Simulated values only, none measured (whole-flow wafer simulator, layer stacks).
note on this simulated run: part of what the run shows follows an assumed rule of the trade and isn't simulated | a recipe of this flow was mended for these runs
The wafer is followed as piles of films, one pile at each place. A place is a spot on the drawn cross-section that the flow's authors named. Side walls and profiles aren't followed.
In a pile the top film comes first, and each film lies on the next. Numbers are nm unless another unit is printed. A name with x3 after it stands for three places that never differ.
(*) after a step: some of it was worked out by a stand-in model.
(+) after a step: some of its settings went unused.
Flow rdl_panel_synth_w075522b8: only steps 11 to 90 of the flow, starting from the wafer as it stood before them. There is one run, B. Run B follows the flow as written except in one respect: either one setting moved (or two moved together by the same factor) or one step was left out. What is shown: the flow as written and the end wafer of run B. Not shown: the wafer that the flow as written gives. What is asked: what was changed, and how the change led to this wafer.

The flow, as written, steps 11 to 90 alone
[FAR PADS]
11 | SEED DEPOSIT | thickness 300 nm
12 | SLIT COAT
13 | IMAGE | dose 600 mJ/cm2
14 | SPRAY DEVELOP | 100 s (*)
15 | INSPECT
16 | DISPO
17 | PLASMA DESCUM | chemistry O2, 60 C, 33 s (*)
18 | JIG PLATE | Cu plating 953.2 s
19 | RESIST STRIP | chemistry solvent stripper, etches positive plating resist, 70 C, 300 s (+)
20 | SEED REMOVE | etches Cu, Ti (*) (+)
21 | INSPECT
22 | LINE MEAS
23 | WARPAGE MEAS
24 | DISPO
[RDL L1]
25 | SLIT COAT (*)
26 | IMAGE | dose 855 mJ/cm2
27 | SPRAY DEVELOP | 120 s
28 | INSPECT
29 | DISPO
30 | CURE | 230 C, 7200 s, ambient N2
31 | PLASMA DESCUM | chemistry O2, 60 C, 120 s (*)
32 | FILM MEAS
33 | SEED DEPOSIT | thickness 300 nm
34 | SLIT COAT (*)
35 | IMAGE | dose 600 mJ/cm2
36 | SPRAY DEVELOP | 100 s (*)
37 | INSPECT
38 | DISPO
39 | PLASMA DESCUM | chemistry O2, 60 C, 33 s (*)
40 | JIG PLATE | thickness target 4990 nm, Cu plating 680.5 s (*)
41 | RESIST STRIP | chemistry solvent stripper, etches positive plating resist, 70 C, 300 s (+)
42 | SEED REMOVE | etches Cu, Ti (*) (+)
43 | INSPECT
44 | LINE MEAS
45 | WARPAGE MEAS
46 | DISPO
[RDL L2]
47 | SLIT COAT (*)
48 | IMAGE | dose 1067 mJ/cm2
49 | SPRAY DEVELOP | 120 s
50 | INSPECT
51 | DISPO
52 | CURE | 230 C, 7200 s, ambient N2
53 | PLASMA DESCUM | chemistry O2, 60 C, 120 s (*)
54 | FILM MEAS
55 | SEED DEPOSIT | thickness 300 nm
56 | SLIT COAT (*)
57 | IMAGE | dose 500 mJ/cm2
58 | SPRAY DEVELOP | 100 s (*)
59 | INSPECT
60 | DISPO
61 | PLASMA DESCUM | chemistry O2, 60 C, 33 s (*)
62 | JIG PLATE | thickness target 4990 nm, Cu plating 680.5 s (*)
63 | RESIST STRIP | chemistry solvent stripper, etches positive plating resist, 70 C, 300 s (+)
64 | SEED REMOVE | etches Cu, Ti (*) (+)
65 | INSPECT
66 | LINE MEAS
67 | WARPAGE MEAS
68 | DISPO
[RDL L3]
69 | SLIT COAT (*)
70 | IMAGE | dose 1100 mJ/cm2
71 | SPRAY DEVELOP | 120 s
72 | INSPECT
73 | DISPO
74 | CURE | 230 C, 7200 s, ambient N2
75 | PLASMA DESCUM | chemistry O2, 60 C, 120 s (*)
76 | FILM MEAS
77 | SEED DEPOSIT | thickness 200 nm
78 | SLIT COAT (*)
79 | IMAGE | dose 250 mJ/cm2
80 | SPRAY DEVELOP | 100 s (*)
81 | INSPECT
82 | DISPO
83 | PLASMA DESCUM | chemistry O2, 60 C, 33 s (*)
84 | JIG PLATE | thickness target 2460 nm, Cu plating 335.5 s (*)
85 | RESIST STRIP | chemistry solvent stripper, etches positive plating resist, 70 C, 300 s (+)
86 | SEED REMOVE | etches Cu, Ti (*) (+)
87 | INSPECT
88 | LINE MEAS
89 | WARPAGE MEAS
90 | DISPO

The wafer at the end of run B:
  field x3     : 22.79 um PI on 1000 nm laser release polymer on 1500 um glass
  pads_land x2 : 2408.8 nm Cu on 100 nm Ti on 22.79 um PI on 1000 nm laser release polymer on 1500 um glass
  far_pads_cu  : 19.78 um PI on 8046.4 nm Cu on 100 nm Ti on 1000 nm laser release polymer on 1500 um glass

Cause: step 18, JIG PLATE: Cu plating 1106 s was run, though the flow has Cu plating 953.2 s.

The path from the change to this, step by step:
  18 | JIG PLATE | Cu plating 953.2 s
      far_pads_cu, rdl_l1_land, rdl_l1_via: Cu gains 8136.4 (in the flow as written it would be: Cu gains 7014.2)
  25 | SLIT COAT (*)
      field x3, rdl_l2_cu, rdl_l2_space and 10 more: PI gains 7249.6 (new film) (in the flow as written it would be: PI gains 6915.1 (new film))
      far_pads_cu: PI gains 4353 (new film) (in the flow as written it would be: PI gains 4450.5 (new film))
      (as well as at 2 more places)
  34 | SLIT COAT (*)
      far_pads_cu: ILINE-POS-THICK-GRADE-A gains 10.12 um (new film) (in the flow as written it would be: ILINE-POS-THICK-GRADE-A gains 10.3 um (new film))
      rdl_l1_cu: ILINE-POS-THICK-GRADE-A gains 12.47 um (new film) (in the flow as written it would be: ILINE-POS-THICK-GRADE-A gains 12.38 um (new film))
      (as well as at 3 more places)
  36 | SPRAY DEVELOP | 100 s (*)
      rdl_l1_cu: ILINE-POS-THICK-GRADE-A loses 12.47 um (all of it) (in the flow as written it would be: ILINE-POS-THICK-GRADE-A loses 12.38 um (all of it))
      rdl_l1_land: ILINE-POS-THICK-GRADE-A loses 9481.8 (all of it) (in the flow as written it would be: ILINE-POS-THICK-GRADE-A loses 9677 (all of it))
      (as well as at 1 more place)
  41 | RESIST STRIP | chemistry solvent stripper, etches positive plating resist, 70 C, 300 s (+)
      far_pads_cu: ILINE-POS-THICK-GRADE-A loses 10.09 um (all of it) (in the flow as written it would be: ILINE-POS-THICK-GRADE-A loses 10.27 um (all of it))
      rdl_l1_space: ILINE-POS-THICK-GRADE-A loses 12.45 um (all of it) (in the flow as written it would be: ILINE-POS-THICK-GRADE-A loses 12.36 um (all of it))
  47 | SLIT COAT (*)
      rdl_l1_space: PI gains 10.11 um (in the flow as written it would be: PI gains 9924.5)
      rdl_l1_cu: PI gains 6120.1 (new film) (in the flow as written it would be: PI gains 5962.6 (new film))
      (as well as at 1 more place)
  56 | SLIT COAT (*)
      rdl_l1_cu: ILINE-POS-THICK-GRADE-A gains 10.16 um (new film) (in the flow as written it would be: ILINE-POS-THICK-GRADE-A gains 10.04 um (new film))
      rdl_l1_space: ILINE-POS-THICK-GRADE-A gains 11.13 um (new film) (in the flow as written it would be: ILINE-POS-THICK-GRADE-A gains 11.02 um (new film))
  63 | RESIST STRIP | chemistry solvent stripper, etches positive plating resist, 70 C, 300 s (+)
      rdl_l1_cu: ILINE-POS-THICK-GRADE-A loses 10.13 um (all of it) (in the flow as written it would be: ILINE-POS-THICK-GRADE-A loses 10.01 um (all of it))
      rdl_l1_space: ILINE-POS-THICK-GRADE-A loses 11.1 um (all of it) (in the flow as written it would be: ILINE-POS-THICK-GRADE-A loses 10.99 um (all of it))
